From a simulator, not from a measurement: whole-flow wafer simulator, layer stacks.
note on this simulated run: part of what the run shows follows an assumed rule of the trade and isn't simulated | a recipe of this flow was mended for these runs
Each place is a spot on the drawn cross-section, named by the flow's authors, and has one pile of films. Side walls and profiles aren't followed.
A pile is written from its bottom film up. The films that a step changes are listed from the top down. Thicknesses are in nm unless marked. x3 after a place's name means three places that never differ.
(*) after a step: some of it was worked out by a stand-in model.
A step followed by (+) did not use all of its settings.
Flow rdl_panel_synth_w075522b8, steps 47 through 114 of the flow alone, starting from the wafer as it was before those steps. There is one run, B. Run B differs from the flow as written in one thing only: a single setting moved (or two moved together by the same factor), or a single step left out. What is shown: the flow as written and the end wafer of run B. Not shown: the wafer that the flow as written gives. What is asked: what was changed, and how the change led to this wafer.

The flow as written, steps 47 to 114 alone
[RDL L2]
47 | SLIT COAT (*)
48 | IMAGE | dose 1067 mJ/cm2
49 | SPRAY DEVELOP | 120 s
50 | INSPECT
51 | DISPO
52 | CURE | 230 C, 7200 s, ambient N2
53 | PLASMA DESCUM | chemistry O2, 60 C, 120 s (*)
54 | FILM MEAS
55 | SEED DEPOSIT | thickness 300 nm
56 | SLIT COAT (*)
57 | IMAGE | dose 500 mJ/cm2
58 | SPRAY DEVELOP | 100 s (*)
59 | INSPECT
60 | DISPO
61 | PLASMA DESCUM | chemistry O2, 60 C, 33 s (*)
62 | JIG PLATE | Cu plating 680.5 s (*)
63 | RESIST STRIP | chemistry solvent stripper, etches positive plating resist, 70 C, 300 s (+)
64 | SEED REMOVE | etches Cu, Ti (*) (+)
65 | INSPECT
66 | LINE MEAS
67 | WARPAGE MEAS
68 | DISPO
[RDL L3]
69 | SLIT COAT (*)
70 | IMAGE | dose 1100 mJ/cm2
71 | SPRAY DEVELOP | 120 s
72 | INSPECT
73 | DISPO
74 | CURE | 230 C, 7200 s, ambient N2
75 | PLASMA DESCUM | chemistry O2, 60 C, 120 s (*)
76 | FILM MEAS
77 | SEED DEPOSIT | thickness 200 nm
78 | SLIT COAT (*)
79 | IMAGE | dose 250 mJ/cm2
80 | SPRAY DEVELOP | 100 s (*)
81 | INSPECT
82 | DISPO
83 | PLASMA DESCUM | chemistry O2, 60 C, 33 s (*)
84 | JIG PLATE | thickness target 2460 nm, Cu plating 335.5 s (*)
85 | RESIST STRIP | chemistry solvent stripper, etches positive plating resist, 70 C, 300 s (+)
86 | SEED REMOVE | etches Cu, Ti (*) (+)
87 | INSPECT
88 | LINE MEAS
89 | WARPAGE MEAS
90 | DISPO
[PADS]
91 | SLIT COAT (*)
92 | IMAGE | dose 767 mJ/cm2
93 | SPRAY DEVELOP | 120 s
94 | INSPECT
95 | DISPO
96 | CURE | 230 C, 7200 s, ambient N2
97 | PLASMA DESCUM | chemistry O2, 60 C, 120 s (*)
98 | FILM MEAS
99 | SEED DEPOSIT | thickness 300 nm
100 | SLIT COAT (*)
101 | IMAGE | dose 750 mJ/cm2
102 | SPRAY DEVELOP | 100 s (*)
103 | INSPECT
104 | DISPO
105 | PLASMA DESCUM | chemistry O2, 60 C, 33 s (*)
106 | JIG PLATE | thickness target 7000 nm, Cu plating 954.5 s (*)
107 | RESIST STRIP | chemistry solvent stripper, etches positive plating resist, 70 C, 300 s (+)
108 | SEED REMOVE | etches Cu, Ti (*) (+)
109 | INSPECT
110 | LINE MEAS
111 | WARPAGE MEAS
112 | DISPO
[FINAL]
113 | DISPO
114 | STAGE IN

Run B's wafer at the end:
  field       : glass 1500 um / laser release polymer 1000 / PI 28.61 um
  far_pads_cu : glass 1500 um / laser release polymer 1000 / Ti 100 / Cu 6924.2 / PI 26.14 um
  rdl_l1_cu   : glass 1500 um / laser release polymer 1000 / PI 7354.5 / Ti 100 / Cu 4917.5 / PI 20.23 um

What caused this: step 62, JIG PLATE: Cu plating 789.4 s was run, though the flow has Cu plating 680.5 s.

Step by step, how the change led to this:
  62 | JIG PLATE | Cu plating 680.5 s (*)
      rdl_l2_cu, rdl_l2_land, rdl_l2_via, rdl_l2_rim, rdl_l3_land, rdl_l3_via: Cu gains 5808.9 (as written it would have been: Cu gains 5007.5)
  69 | SLIT COAT (*)
      rdl_l3_cu, rdl_l3_space: PI gains 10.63 um (as written it would have been: PI gains 9998.1)
      rdl_l1_rim: PI gains 10.05 um (as written it would have been: PI gains 9339.9)
      (also at 13 further places)
  78 | SLIT COAT (*)
      rdl_l2_space: ILINE-POS-THICK-GRADE-A gains 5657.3 (new film) (as written it would have been: ILINE-POS-THICK-GRADE-A gains 5535.4 (new film))
      rdl_l1_rim: ILINE-POS-THICK-GRADE-A gains 5225.5 (new film) (as written it would have been: ILINE-POS-THICK-GRADE-A gains 5099.6 (new film))
      (also at 1 further place)
  85 | RESIST STRIP | chemistry solvent stripper, etches positive plating resist, 70 C, 300 s (+)
      rdl_l2_space: ILINE-POS-THICK-GRADE-A loses 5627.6 (all of it) (as written it would have been: ILINE-POS-THICK-GRADE-A loses 5505.7 (all of it))
      rdl_l1_rim: ILINE-POS-THICK-GRADE-A loses 5195.8 (all of it) (as written it would have been: ILINE-POS-THICK-GRADE-A loses 5069.9 (all of it))
      (also at 1 further place)
  91 | SLIT COAT (*)
      rdl_l2_via: PI gains 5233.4 (as written it would have been: PI gains 5469)
      rdl_l3_via: PI gains 10.4 um (new film) (as written it would have been: PI gains 10.46 um (new film))
  100 | SLIT COAT (*)
      rdl_l1_land: ILINE-POS-THICK-GRADE-A gains 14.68 um (new film) (as written it would have been: ILINE-POS-THICK-GRADE-A gains 14.67 um (new film))
      rdl_l1_via: ILINE-POS-THICK-GRADE-A gains 14.71 um (new film) (as written it would have been: ILINE-POS-THICK-GRADE-A gains 14.7 um (new film))
      (also at 9 further places)
  107 | RESIST STRIP | chemistry solvent stripper, etches positive plating resist, 70 C, 300 s (+)
      rdl_l1_land: ILINE-POS-THICK-GRADE-A loses 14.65 um (all of it) (as written it would have been: ILINE-POS-THICK-GRADE-A loses 14.64 um (all of it))
      rdl_l2_cu: ILINE-POS-THICK-GRADE-A loses 15.28 um (all of it) (as written it would have been: ILINE-POS-THICK-GRADE-A loses 15.21 um (all of it))
      (also at 8 further places)
